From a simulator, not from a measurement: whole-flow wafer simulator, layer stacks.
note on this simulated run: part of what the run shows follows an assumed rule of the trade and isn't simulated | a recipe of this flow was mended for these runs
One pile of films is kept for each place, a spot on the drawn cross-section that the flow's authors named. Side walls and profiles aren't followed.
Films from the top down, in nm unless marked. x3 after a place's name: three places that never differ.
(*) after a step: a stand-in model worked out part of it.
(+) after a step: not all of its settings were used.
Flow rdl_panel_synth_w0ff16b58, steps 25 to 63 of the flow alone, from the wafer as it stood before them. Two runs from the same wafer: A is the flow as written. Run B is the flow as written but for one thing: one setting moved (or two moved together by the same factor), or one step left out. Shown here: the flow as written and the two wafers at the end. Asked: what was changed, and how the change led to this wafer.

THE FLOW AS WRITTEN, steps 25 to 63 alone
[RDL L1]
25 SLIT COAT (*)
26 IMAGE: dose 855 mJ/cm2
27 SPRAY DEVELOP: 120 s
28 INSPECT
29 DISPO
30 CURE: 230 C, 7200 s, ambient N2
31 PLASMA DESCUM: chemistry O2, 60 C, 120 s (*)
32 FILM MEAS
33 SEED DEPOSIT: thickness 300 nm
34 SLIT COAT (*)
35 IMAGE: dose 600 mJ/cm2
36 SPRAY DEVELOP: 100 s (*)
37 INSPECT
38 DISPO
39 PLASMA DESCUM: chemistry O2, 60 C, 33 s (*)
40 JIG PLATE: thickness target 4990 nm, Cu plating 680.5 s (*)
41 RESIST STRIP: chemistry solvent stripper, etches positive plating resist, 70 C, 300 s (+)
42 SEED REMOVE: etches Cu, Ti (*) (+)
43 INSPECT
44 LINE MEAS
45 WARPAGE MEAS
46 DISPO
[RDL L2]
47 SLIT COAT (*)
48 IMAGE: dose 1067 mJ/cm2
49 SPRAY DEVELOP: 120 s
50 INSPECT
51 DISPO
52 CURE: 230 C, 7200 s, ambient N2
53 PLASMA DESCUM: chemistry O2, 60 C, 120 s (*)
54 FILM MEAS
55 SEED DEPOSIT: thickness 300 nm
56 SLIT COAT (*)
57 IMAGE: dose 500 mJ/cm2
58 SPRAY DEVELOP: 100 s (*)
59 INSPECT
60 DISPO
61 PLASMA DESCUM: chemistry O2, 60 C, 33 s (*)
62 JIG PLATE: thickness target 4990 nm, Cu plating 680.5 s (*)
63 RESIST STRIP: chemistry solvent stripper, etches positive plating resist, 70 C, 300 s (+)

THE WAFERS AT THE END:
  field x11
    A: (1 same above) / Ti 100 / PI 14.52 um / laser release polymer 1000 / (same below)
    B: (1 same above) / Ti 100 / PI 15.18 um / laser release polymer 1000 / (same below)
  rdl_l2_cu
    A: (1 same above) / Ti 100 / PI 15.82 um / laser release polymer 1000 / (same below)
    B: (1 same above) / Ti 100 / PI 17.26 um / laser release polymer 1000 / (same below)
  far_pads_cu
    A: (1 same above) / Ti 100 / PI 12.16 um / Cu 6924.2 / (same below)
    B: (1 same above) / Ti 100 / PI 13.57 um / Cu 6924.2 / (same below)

The cause: step 40, JIG PLATE: Cu plating 1070 s was run, where the flow has Cu plating 680.5 s.

How the change led to this, step by step:
  40 JIG PLATE: thickness target 4990 nm, Cu plating 680.5 s (*)
      rdl_l1_cu, rdl_l1_land, rdl_l1_via, rdl_l1_rim, rdl_l2_land, rdl_l2_via: A Cu +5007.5 | B Cu +7873.7
  47 SLIT COAT (*)
      rdl_l2_cu, rdl_l2_space: A PI +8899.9 | B PI +10.35 um
      rdl_l1_space: A PI +9924.5 | B PI +11.23 um
      (and at 19 more places)
  56 SLIT COAT (*)
      rdl_l2_cu, rdl_l2_space: A ILINE-POS-THICK-GRADE-A +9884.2 (new film) | B ILINE-POS-THICK-GRADE-A +10.23 um (new film)
      far_pads_cu: A ILINE-POS-THICK-GRADE-A +9933.1 (new film) | B ILINE-POS-THICK-GRADE-A +10.24 um (new film)
      (and at 7 more places)
  58 SPRAY DEVELOP: 100 s (*)
      rdl_l2_cu: A ILINE-POS-THICK-GRADE-A -9884.2 (all of it) | B ILINE-POS-THICK-GRADE-A -10.23 um (all of it)
      rdl_l2_land: A ILINE-POS-THICK-GRADE-A -7416.3 (all of it) | B ILINE-POS-THICK-GRADE-A -7027.2 (all of it)
      (and at 1 more place)
  63 RESIST STRIP: chemistry solvent stripper, etches positive plating resist, 70 C, 300 s (+)
      far_pads_cu: A ILINE-POS-THICK-GRADE-A -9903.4 (all of it) | B ILINE-POS-THICK-GRADE-A -10.22 um (all of it)
      rdl_l1_cu: A ILINE-POS-THICK-GRADE-A -10.01 um (all of it) | B ILINE-POS-THICK-GRADE-A -9724.4 (all of it)
      (and at 5 more places)
